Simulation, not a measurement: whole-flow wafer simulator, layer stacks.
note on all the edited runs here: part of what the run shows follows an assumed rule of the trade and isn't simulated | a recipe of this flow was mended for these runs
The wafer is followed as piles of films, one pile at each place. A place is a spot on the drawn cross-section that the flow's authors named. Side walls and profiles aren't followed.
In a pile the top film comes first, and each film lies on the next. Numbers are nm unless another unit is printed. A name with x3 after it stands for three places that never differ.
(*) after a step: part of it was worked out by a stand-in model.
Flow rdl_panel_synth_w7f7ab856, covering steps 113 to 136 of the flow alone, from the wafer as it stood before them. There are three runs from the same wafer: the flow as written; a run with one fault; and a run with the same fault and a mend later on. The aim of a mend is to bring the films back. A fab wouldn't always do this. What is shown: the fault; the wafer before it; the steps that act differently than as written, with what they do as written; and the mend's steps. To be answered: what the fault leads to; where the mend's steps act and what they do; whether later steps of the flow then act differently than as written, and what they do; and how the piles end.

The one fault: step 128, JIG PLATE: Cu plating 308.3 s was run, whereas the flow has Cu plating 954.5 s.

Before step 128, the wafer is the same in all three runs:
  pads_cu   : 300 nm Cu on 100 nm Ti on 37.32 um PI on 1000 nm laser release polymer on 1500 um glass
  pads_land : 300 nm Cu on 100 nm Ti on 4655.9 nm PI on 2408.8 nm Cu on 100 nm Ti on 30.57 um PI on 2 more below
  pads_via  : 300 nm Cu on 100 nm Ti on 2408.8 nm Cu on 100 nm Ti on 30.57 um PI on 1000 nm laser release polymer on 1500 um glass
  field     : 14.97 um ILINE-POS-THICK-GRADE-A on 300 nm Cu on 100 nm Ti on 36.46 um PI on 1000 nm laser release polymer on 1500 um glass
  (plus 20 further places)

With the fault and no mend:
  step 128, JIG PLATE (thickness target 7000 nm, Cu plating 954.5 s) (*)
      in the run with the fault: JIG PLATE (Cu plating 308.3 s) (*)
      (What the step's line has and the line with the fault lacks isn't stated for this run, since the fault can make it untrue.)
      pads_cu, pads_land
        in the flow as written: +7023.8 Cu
        in the run with the fault: +2268.7 Cu
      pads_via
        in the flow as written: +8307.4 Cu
        in the run with the fault: +2268.7 Cu
  Every later step of the flow that is run acts as written at every place that is followed.
  By the end, the piles at pads_cu, pads_land, pads_via depart from the flow's by more than 2% or 0.5 nm, whichever is larger.
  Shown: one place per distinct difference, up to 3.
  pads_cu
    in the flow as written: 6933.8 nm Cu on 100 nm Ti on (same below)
    in the run with the fault: 2178.7 nm Cu on 100 nm Ti on (same below)
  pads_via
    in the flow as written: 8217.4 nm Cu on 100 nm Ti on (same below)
    in the run with the fault: 2178.7 nm Cu on 100 nm Ti on (same below)

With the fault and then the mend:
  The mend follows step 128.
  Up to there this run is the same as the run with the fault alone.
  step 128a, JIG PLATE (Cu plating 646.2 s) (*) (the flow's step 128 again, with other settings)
      pads_cu, pads_land
        +4755.1 Cu
      pads_via
        +6038.8 Cu
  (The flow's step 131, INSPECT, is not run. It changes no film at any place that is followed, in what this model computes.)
  Every later step of the flow that is run acts as written at every place that is followed.
  At every place that both follow, the piles at the end match the flow's.
